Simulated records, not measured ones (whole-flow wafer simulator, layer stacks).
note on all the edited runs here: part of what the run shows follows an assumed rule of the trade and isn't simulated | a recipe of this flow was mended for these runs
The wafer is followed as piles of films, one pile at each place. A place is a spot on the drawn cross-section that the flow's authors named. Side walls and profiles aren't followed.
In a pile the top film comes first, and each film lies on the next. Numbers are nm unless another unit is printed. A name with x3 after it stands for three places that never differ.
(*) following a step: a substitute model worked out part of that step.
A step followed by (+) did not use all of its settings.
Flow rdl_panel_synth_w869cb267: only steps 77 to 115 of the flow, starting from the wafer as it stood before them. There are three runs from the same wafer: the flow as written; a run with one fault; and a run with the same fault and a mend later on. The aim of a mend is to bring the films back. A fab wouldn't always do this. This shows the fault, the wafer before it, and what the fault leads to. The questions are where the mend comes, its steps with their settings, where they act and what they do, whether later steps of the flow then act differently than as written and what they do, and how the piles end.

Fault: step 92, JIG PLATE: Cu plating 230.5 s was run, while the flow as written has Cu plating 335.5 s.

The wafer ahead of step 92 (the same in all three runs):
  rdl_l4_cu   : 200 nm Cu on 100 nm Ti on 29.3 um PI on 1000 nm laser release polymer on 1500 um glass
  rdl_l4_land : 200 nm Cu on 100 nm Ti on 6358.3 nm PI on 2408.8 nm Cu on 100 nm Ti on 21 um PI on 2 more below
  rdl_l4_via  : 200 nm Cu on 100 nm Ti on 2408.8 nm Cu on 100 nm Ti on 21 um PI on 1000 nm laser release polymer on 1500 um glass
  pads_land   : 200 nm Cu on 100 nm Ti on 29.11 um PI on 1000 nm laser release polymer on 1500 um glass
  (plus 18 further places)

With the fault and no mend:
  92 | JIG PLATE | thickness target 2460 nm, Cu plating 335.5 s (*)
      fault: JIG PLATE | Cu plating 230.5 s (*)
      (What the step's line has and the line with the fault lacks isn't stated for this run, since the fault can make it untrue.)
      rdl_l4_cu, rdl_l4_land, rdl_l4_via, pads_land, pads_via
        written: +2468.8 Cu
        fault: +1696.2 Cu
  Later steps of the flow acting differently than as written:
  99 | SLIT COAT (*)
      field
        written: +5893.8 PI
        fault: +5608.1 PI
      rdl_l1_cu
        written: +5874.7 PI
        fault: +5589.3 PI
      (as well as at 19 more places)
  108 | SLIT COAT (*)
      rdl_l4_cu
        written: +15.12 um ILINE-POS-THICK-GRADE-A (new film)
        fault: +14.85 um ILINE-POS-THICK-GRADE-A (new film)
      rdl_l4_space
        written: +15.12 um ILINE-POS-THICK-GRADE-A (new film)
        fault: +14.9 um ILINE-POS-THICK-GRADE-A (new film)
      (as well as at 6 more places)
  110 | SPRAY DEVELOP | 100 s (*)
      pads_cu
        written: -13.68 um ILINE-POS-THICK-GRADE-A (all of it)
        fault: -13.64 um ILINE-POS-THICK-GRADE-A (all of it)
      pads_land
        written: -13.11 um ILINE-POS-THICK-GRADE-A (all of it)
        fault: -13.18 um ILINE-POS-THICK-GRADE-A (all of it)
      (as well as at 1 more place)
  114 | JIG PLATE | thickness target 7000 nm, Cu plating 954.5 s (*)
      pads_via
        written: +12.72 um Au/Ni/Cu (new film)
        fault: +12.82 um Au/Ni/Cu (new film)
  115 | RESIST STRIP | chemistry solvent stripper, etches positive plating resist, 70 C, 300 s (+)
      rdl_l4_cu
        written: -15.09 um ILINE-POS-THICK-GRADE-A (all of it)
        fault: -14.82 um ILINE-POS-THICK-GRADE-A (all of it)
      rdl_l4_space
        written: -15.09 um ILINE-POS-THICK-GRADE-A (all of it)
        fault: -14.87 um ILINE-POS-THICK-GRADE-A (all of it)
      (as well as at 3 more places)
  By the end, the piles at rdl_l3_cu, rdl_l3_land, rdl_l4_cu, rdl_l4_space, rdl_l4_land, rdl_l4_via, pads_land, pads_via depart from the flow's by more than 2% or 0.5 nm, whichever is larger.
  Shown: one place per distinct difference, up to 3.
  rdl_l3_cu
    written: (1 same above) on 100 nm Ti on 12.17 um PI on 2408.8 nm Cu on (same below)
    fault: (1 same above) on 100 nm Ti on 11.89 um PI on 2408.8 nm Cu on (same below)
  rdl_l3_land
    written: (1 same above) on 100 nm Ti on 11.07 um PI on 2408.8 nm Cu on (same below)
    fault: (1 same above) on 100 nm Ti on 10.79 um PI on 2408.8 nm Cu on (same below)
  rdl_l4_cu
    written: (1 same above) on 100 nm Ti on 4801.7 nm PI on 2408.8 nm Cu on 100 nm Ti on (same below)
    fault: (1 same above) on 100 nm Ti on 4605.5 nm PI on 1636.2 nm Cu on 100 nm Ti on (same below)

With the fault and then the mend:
  The mend follows step 92.
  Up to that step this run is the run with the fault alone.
  92a | JIG PLATE | Cu plating 105 s (*) (the flow's step 92, run once more with other settings)
      rdl_l4_cu, rdl_l4_land, rdl_l4_via, pads_land, pads_via
        +772.7 Cu
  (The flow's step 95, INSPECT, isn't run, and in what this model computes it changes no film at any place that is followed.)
  None of the later steps of the flow acts differently than as written at any place that is followed.
  At every place that both follow, the piles at the end match the flow's.
